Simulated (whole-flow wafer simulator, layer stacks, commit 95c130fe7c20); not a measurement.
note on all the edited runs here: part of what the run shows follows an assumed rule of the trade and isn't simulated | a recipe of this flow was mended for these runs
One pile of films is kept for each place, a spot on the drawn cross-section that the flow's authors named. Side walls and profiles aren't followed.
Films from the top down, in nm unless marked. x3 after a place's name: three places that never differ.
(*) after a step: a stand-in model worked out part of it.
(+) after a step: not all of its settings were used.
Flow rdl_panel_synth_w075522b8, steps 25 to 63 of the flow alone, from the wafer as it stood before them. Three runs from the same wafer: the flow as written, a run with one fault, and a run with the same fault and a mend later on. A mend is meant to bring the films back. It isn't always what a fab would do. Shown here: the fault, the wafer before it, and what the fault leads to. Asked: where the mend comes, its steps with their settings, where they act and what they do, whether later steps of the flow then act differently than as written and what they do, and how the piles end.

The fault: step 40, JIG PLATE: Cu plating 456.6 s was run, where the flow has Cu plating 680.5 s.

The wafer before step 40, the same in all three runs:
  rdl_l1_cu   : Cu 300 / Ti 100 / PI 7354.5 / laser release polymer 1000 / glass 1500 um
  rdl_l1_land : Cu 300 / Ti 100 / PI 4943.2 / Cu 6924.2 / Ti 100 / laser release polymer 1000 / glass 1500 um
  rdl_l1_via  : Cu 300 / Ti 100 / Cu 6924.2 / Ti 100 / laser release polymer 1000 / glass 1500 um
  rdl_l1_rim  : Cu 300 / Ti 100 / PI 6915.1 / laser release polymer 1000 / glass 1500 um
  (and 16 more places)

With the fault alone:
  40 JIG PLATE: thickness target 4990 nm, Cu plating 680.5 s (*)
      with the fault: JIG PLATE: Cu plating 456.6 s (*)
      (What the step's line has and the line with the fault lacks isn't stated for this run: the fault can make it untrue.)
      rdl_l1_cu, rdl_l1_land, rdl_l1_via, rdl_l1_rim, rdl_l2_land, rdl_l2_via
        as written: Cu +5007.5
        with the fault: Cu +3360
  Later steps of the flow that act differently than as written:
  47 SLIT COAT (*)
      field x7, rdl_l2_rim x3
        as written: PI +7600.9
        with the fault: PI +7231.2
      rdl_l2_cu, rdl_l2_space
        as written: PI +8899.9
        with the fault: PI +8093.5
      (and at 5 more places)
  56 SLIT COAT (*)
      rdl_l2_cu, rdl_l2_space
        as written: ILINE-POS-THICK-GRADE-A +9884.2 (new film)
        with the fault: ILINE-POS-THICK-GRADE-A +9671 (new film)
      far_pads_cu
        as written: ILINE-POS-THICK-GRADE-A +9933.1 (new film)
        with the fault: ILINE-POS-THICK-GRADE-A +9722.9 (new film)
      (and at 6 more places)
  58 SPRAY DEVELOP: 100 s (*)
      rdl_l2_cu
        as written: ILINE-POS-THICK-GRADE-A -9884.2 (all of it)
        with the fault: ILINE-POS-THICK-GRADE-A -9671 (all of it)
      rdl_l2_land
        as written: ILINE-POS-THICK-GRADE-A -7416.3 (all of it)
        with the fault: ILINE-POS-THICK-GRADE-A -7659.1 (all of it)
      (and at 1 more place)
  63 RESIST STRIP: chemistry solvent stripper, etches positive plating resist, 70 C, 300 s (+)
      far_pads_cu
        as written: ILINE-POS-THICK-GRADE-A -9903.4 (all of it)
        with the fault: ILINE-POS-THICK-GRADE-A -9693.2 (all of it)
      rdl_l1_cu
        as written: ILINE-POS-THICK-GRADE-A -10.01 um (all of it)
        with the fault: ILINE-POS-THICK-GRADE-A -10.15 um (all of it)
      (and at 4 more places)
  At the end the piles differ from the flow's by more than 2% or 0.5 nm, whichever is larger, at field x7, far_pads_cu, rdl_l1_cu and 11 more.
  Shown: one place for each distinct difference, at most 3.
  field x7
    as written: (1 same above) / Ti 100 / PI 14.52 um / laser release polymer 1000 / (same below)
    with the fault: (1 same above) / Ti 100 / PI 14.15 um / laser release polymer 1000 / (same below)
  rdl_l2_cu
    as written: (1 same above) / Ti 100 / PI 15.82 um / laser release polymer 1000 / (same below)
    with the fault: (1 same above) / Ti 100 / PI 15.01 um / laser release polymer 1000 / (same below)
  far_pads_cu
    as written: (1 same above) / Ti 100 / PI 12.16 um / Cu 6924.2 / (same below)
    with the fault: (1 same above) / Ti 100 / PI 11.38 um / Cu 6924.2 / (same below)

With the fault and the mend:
  The mend comes after step 40.
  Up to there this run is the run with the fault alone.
  40a JIG PLATE: Cu plating 223.9 s (*) (the flow's step 40 once more, with other settings)
      rdl_l1_cu, rdl_l1_land, rdl_l1_via, rdl_l1_rim, rdl_l2_land, rdl_l2_via
        Cu +1647.6
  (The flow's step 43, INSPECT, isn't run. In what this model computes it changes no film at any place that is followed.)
  No later step of the flow acts differently than as written at any place that is followed.
  At the end the piles are the same as the flow's at every place that both follow.
